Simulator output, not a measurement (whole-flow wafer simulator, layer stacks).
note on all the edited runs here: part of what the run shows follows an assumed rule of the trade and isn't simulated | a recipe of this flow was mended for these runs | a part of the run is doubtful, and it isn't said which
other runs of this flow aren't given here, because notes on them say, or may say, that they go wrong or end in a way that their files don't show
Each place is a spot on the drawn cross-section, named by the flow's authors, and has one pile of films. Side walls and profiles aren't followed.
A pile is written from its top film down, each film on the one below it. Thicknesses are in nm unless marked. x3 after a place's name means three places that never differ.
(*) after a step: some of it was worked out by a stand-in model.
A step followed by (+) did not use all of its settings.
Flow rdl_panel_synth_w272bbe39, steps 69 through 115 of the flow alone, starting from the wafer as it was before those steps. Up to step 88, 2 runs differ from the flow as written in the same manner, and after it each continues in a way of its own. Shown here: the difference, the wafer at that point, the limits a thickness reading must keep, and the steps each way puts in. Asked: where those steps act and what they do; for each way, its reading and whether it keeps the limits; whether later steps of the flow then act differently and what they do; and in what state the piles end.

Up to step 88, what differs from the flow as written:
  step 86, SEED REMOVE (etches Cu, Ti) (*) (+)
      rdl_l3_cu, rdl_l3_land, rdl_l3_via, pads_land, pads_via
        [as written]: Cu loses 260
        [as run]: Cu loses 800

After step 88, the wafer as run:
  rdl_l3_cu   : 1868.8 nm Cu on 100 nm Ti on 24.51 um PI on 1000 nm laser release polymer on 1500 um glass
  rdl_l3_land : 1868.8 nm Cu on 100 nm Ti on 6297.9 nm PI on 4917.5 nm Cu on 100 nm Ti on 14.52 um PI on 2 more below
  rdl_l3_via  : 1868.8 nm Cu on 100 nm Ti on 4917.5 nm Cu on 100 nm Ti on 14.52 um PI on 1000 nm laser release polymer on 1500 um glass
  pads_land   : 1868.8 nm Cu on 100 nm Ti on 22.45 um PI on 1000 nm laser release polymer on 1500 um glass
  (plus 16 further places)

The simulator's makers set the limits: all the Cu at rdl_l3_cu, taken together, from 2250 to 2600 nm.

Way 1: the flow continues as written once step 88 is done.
  Reading after step 88: 1868.8 nm, not within the limits.
  Later steps of the flow acting differently than as written:
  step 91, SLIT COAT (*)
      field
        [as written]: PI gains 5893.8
        [this way]: PI gains 5693.1
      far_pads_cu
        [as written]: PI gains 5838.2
        [this way]: PI gains 5638
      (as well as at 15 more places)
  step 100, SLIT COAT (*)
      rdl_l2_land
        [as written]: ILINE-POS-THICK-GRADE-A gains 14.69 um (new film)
        [this way]: ILINE-POS-THICK-GRADE-A gains 14.68 um (new film)
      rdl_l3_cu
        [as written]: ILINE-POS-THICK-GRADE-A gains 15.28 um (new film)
        [this way]: ILINE-POS-THICK-GRADE-A gains 15.25 um (new film)
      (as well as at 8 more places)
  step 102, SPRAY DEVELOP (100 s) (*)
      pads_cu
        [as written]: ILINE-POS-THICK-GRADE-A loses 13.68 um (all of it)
        [this way]: ILINE-POS-THICK-GRADE-A loses 13.65 um (all of it)
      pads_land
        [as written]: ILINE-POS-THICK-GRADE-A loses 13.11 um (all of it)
        [this way]: ILINE-POS-THICK-GRADE-A loses 13.16 um (all of it)
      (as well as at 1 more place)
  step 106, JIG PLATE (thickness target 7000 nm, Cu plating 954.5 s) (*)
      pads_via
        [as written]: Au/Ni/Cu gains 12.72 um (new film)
        [this way]: Au/Ni/Cu gains 12.79 um (new film)
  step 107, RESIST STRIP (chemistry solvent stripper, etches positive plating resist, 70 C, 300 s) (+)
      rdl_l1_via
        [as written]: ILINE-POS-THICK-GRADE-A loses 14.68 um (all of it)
        [this way]: ILINE-POS-THICK-GRADE-A loses 14.67 um (all of it)
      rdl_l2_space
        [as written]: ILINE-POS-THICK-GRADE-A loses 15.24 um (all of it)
        [this way]: ILINE-POS-THICK-GRADE-A loses 15.25 um (all of it)
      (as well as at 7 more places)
  At rdl_l3_cu, rdl_l2_rim, rdl_l3_land, rdl_l3_via, pads_land, pads_via, the piles at the end differ from the flow's by more than 2% or 0.5 nm, whichever is larger.
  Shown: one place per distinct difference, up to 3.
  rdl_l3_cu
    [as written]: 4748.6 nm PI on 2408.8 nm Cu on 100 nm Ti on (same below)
    [this way]: 4851.1 nm PI on 1868.8 nm Cu on 100 nm Ti on (same below)
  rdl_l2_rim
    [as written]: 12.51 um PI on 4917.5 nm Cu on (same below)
    [this way]: 12.06 um PI on 4917.5 nm Cu on (same below)
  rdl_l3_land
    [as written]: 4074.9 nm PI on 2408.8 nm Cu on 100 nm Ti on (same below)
    [this way]: 4099.9 nm PI on 1868.8 nm Cu on 100 nm Ti on (same below)

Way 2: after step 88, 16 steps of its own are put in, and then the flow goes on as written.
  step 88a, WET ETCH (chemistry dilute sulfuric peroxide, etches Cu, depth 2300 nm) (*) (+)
      rdl_l3_cu, rdl_l3_land, rdl_l3_via, pads_land, pads_via
        Cu loses 1868.8 (all of it)
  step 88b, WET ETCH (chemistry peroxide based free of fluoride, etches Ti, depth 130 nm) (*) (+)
      rdl_l3_cu, rdl_l3_land, rdl_l3_via, pads_land, pads_via
        Ti loses 100 (all of it)
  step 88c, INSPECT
      does not change any film at any place that is followed
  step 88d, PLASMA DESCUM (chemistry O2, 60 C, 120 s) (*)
      does not change any film at any place that is followed
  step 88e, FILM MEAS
      does not change any film at any place that is followed
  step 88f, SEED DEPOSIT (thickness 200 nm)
      field, far_pads_cu, rdl_l1_cu and 17 more
        Cu gains 200 (new film), Ti gains 100 (new film)
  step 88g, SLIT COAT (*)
      field, pads_cu, pads_space, pads_land, pads_via
        ILINE-POS-THICK-GRADE-A gains 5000 (new film)
      rdl_l3_cu, rdl_l3_space
        ILINE-POS-THICK-GRADE-A gains 4648.1 (new film)
      far_pads_cu
        ILINE-POS-THICK-GRADE-A gains 4858.1 (new film)
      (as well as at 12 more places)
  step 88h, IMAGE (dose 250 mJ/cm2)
      does not change any film at any place that is followed
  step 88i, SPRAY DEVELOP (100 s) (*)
      pads_land, pads_via
        ILINE-POS-THICK-GRADE-A loses 5000 (all of it)
      rdl_l3_cu
        ILINE-POS-THICK-GRADE-A loses 4648.1 (all of it)
      rdl_l3_land
        ILINE-POS-THICK-GRADE-A loses 2919.1 (all of it)
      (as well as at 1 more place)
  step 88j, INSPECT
      does not change any film at any place that is followed
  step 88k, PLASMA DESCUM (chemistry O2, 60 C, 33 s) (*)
      field, far_pads_cu, rdl_l1_cu and 12 more
        ILINE-POS-THICK-GRADE-A loses 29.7
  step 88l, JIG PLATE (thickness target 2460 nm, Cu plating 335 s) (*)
      rdl_l3_cu, rdl_l3_land, rdl_l3_via, pads_land, pads_via
        Cu gains 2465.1
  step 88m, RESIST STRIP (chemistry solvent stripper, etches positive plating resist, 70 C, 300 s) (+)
      field, pads_cu, pads_space
        ILINE-POS-THICK-GRADE-A loses 4970.3 (all of it)
      far_pads_cu
        ILINE-POS-THICK-GRADE-A loses 4828.4 (all of it)
      rdl_l1_cu
        ILINE-POS-THICK-GRADE-A loses 5036.1 (all of it)
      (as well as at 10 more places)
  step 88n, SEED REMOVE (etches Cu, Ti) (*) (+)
      field, far_pads_cu, rdl_l1_cu and 12 more
        Cu loses 200 (all of it), Ti loses 100 (all of it)
      rdl_l3_cu, rdl_l3_land, rdl_l3_via, pads_land, pads_via
        Cu loses 260
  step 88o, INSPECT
      does not change any film at any place that is followed
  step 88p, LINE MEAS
      does not change any film at any place that is followed
  Reading after step 88p: 2405.1 nm, inside the limits.
  Later steps of the flow acting differently than as written:
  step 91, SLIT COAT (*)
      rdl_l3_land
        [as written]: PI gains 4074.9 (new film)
        [this way]: PI gains 4186.6 (new film)
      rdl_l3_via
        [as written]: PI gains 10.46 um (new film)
        [this way]: PI gains 10.6 um (new film)
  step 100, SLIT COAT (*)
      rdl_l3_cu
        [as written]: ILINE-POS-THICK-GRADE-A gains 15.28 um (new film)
        [this way]: ILINE-POS-THICK-GRADE-A gains 15.31 um (new film)
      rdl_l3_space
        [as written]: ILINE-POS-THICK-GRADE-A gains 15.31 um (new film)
        [this way]: ILINE-POS-THICK-GRADE-A gains 15.34 um (new film)
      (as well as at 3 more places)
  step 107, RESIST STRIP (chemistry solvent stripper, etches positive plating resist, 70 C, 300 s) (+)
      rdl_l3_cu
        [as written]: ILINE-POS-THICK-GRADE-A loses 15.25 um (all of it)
        [this way]: ILINE-POS-THICK-GRADE-A loses 15.28 um (all of it)
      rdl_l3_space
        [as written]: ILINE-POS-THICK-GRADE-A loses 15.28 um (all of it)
        [this way]: ILINE-POS-THICK-GRADE-A loses 15.31 um (all of it)
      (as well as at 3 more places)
  At rdl_l3_land, the piles at the end differ from the flow's by more than 2% or 0.5 nm, whichever is larger.
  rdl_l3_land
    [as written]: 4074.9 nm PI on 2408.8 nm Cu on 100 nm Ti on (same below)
    [this way]: 4186.6 nm PI on 2405.1 nm Cu on 100 nm Ti on (same below)

The limits are kept by: way 2. They are not kept by: way 1.
